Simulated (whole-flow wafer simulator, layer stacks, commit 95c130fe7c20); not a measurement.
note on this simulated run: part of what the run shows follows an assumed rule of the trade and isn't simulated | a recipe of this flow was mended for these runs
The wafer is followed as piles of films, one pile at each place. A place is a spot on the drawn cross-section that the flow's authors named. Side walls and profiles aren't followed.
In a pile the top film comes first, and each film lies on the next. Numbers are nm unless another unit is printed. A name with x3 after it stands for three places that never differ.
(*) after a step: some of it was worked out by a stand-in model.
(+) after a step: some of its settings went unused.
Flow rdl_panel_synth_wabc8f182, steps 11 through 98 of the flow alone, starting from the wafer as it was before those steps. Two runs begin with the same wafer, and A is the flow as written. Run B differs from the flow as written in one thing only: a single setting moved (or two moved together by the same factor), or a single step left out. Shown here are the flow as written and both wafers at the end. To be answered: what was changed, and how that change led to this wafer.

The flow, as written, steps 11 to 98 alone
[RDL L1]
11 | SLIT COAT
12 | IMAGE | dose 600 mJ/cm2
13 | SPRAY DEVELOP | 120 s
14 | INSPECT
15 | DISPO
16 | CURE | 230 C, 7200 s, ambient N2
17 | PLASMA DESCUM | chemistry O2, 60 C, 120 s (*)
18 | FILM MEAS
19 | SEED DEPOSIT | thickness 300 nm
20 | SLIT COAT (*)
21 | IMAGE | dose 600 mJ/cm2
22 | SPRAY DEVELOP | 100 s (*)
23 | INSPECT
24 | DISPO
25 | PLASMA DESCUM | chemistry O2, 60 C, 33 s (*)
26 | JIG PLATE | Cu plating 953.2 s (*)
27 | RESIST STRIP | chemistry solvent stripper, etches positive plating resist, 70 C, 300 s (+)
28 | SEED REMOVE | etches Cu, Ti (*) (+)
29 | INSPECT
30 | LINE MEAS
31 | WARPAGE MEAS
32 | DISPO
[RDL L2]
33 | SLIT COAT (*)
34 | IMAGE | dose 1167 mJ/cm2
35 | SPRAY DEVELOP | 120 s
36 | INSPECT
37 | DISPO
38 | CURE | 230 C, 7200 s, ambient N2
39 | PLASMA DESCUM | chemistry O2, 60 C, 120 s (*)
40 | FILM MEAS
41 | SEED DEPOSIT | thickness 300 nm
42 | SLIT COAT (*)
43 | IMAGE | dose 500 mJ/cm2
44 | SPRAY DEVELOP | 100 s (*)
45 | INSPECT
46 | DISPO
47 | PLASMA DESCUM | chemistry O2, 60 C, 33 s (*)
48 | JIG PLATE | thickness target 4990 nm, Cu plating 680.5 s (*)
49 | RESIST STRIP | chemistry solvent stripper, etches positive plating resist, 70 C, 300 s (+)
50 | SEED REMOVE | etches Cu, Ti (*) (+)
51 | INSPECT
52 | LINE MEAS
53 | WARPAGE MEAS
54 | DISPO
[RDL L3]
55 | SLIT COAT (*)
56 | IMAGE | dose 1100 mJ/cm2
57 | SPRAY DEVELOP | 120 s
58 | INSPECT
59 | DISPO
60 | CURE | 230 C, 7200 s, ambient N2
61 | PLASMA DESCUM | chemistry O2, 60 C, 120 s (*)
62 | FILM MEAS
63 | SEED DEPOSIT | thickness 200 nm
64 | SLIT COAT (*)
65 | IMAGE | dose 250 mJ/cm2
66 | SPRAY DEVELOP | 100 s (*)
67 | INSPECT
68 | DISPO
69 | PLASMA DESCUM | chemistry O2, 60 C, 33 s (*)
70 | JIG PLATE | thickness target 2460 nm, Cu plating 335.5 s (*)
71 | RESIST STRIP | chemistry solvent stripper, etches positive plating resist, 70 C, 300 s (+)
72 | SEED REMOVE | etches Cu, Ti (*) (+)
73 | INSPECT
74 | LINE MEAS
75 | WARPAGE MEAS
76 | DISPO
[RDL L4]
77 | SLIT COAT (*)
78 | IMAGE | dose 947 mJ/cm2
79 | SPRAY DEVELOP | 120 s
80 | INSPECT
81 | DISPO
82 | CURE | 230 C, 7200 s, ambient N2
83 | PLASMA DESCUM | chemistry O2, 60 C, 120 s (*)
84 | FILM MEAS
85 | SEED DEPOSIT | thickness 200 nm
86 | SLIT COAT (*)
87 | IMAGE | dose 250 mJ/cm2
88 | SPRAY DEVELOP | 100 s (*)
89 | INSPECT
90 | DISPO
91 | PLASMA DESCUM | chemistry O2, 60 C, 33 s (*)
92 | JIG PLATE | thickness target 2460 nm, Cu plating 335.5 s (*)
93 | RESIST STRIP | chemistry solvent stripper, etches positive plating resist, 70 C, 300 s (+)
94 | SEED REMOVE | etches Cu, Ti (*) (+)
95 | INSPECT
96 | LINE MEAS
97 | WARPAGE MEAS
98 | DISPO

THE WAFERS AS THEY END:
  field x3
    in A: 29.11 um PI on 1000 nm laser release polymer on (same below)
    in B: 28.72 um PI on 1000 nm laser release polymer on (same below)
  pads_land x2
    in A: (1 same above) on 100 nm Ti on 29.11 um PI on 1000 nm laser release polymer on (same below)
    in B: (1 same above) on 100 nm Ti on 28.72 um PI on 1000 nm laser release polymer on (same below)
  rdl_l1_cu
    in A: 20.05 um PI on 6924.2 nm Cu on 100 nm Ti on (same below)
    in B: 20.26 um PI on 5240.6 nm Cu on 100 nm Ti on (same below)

Cause: step 26, JIG PLATE: Cu plating 724.4 s was run, whereas the flow has Cu plating 953.2 s.

How this came from the change, step by step:
  26 | JIG PLATE | Cu plating 953.2 s (*)
      rdl_l1_cu, rdl_l1_via, rdl_l1_rim, rdl_l2_land, rdl_l2_via: A +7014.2 Cu | B +5330.6 Cu
  33 | SLIT COAT (*)
      rdl_l1_space: A +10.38 um PI | B +9238.7 PI
      field x3, rdl_l3_cu, rdl_l3_space and 9 more: A +8062.5 PI | B +7674.4 PI
      (also at 5 further places)
  42 | SLIT COAT (*)
      rdl_l2_cu, rdl_l2_space: A +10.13 um ILINE-POS-THICK-GRADE-A (new film) | B +9924.5 ILINE-POS-THICK-GRADE-A (new film)
      rdl_l1_space: A +10.52 um ILINE-POS-THICK-GRADE-A (new film) | B +10.29 um ILINE-POS-THICK-GRADE-A (new film)
      (also at 3 further places)
  44 | SPRAY DEVELOP | 100 s (*)
      rdl_l2_cu: A -10.13 um ILINE-POS-THICK-GRADE-A (all of it) | B -9924.5 ILINE-POS-THICK-GRADE-A (all of it)
      rdl_l2_land: A -7139.5 ILINE-POS-THICK-GRADE-A (all of it) | B -7370.3 ILINE-POS-THICK-GRADE-A (all of it)
      (also at 1 further place)
  49 | RESIST STRIP | chemistry solvent stripper, etches positive plating resist, 70 C, 300 s (+)
      rdl_l2_space: A -10.1 um ILINE-POS-THICK-GRADE-A (all of it) | B -9894.8 ILINE-POS-THICK-GRADE-A (all of it)
      rdl_l1_space: A -10.49 um ILINE-POS-THICK-GRADE-A (all of it) | B -10.26 um ILINE-POS-THICK-GRADE-A (all of it)
      (also at 1 further place)
  55 | SLIT COAT (*)
      rdl_l1_space: A +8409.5 PI | B +8204.2 PI
      rdl_l1_via: A +8010.4 PI | B +8199.8 PI
      (also at 4 further places)
  64 | SLIT COAT (*)
      rdl_l1_via: A +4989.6 ILINE-POS-THICK-GRADE-A (new film) | B +5097.2 ILINE-POS-THICK-GRADE-A (new film)
      rdl_l2_land: A +4157.2 ILINE-POS-THICK-GRADE-A (new film) | B +4254.2 ILINE-POS-THICK-GRADE-A (new film)
      (also at 1 further place)
  71 | RESIST STRIP | chemistry solvent stripper, etches positive plating resist, 70 C, 300 s (+)
      rdl_l1_via: A -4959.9 ILINE-POS-THICK-GRADE-A (all of it) | B -5067.5 ILINE-POS-THICK-GRADE-A (all of it)
      rdl_l2_land: A -4127.5 ILINE-POS-THICK-GRADE-A (all of it) | B -4224.5 ILINE-POS-THICK-GRADE-A (all of it)
      (also at 1 further place)
